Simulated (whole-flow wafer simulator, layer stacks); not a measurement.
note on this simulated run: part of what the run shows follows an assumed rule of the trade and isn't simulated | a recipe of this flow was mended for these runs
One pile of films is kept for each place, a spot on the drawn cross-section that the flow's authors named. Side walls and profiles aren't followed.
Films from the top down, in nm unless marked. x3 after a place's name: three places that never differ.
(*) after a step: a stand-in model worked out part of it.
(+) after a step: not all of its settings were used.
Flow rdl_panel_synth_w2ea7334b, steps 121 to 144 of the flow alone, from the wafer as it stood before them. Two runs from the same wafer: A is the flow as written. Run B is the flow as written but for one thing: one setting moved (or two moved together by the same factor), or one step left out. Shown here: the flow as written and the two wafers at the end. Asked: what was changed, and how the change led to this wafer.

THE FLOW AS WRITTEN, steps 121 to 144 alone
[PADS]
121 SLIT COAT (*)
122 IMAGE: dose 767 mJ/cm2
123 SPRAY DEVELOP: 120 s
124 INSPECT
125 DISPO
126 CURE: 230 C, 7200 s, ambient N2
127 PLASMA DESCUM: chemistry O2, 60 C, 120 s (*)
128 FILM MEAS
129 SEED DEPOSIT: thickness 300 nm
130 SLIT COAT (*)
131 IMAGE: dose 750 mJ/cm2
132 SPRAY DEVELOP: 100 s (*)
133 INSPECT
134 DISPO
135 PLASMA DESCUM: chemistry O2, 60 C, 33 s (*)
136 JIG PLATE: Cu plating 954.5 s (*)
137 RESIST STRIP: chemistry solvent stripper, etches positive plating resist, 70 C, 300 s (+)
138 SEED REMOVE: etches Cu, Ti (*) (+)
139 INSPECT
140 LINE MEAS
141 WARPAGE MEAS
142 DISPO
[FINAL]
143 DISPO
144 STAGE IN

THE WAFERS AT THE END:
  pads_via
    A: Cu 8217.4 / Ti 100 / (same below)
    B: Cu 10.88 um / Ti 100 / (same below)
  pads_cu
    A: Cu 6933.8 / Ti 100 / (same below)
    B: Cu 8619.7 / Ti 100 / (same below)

The cause: step 136, JIG PLATE: Cu plating 1184 s was run, where the flow has Cu plating 954.5 s.

How the change led to this, step by step:
  136 JIG PLATE: Cu plating 954.5 s (*)
      pads_via: A Cu +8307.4 | B Cu +10.97 um
      pads_cu, pads_land: A Cu +7023.8 | B Cu +8709.7
